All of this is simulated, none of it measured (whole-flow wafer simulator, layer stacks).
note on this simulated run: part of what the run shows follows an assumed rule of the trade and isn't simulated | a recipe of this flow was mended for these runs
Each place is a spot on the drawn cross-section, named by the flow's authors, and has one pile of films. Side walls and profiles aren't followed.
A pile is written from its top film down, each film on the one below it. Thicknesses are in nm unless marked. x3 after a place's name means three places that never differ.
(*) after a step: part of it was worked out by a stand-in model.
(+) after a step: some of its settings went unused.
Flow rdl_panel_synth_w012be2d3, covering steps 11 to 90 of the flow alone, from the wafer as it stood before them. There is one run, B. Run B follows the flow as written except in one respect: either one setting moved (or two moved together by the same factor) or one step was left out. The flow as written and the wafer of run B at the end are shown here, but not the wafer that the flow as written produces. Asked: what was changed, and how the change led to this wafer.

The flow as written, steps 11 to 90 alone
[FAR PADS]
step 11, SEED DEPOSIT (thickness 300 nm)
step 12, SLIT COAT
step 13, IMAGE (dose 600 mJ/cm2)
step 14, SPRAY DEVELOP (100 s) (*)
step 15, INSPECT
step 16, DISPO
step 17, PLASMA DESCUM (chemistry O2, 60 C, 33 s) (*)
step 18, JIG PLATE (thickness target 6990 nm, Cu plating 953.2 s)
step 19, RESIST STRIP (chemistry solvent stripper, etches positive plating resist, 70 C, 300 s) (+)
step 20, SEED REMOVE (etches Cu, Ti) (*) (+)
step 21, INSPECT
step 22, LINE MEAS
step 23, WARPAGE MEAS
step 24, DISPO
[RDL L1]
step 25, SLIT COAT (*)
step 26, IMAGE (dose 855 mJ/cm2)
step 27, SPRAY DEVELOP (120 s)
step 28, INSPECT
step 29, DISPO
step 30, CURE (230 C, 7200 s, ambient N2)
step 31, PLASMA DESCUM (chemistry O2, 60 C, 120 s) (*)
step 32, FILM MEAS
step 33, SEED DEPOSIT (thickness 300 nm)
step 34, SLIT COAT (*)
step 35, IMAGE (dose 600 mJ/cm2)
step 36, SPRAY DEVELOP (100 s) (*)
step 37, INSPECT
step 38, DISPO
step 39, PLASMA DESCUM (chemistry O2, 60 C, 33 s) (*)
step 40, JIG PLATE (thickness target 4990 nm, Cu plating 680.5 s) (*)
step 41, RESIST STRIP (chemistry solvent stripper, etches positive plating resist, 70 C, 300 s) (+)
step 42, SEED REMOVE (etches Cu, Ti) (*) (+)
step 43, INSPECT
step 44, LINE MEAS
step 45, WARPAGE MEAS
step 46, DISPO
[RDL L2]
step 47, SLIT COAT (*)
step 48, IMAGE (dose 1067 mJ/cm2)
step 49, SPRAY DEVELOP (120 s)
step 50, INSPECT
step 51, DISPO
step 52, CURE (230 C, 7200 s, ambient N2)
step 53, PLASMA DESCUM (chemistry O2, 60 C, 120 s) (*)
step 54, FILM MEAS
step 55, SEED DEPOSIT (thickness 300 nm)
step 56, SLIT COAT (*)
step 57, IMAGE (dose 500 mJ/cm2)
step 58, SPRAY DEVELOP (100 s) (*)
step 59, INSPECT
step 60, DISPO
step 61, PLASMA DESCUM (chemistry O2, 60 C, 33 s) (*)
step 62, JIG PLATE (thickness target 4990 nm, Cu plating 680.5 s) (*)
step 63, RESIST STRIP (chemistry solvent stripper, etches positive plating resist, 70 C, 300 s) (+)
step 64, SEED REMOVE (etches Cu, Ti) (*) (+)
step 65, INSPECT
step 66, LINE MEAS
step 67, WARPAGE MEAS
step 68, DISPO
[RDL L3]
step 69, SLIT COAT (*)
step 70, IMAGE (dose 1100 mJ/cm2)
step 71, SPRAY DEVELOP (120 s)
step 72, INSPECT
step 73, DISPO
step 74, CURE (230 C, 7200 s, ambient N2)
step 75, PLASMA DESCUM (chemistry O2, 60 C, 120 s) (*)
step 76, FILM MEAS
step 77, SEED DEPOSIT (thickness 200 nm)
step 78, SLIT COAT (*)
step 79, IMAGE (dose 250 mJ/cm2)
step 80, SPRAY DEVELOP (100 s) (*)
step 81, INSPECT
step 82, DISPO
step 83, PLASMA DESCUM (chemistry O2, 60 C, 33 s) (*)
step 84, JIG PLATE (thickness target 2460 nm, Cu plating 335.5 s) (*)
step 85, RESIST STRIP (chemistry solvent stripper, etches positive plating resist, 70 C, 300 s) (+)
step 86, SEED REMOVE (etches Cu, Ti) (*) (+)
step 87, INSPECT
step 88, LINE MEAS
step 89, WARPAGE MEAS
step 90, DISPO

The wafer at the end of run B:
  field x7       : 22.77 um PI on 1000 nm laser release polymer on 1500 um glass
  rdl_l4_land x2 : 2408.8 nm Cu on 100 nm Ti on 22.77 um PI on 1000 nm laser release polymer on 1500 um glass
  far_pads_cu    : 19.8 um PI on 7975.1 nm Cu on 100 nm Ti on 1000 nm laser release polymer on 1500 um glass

Cause: step 18, JIG PLATE: Cu plating 1096 s was run, though the flow has Cu plating 953.2 s.

Step by step, how the change led to this:
  step 18, JIG PLATE (thickness target 6990 nm, Cu plating 953.2 s)
      far_pads_cu, rdl_l1_land, rdl_l1_via: Cu gains 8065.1 (it would be, as written: Cu gains 7014.2)
  step 25, SLIT COAT (*)
      field x7, rdl_l2_cu, rdl_l2_space and 10 more: PI gains 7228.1 (new film) (it would be, as written: PI gains 6915.1 (new film))
      far_pads_cu: PI gains 4359.3 (new film) (it would be, as written: PI gains 4450.5 (new film))
      (as well as at 2 more places)
  step 34, SLIT COAT (*)
      far_pads_cu: ILINE-POS-THICK-GRADE-A gains 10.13 um (new film) (it would be, as written: ILINE-POS-THICK-GRADE-A gains 10.3 um (new film))
      rdl_l1_cu: ILINE-POS-THICK-GRADE-A gains 12.46 um (new film) (it would be, as written: ILINE-POS-THICK-GRADE-A gains 12.38 um (new film))
      (as well as at 2 more places)
  step 36, SPRAY DEVELOP (100 s) (*)
      rdl_l1_cu: ILINE-POS-THICK-GRADE-A loses 12.46 um (all of it) (it would be, as written: ILINE-POS-THICK-GRADE-A loses 12.38 um (all of it))
      rdl_l1_via: ILINE-POS-THICK-GRADE-A loses 13.13 um (all of it) (it would be, as written: ILINE-POS-THICK-GRADE-A loses 13.33 um (all of it))
  step 41, RESIST STRIP (chemistry solvent stripper, etches positive plating resist, 70 C, 300 s) (+)
      far_pads_cu: ILINE-POS-THICK-GRADE-A loses 10.1 um (all of it) (it would be, as written: ILINE-POS-THICK-GRADE-A loses 10.27 um (all of it))
      rdl_l1_space: ILINE-POS-THICK-GRADE-A loses 12.44 um (all of it) (it would be, as written: ILINE-POS-THICK-GRADE-A loses 12.36 um (all of it))
  step 47, SLIT COAT (*)
      rdl_l1_space: PI gains 10.1 um (it would be, as written: PI gains 9924.5)
      rdl_l1_cu: PI gains 6110.2 (new film) (it would be, as written: PI gains 5962.6 (new film))
      (as well as at 1 more place)
  step 56, SLIT COAT (*)
      rdl_l1_cu: ILINE-POS-THICK-GRADE-A gains 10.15 um (new film) (it would be, as written: ILINE-POS-THICK-GRADE-A gains 10.04 um (new film))
      rdl_l1_space: ILINE-POS-THICK-GRADE-A gains 11.13 um (new film) (it would be, as written: ILINE-POS-THICK-GRADE-A gains 11.02 um (new film))
  step 63, RESIST STRIP (chemistry solvent stripper, etches positive plating resist, 70 C, 300 s) (+)
      rdl_l1_cu: ILINE-POS-THICK-GRADE-A loses 10.12 um (all of it) (it would be, as written: ILINE-POS-THICK-GRADE-A loses 10.01 um (all of it))
      rdl_l1_space: ILINE-POS-THICK-GRADE-A loses 11.1 um (all of it) (it would be, as written: ILINE-POS-THICK-GRADE-A loses 10.99 um (all of it))
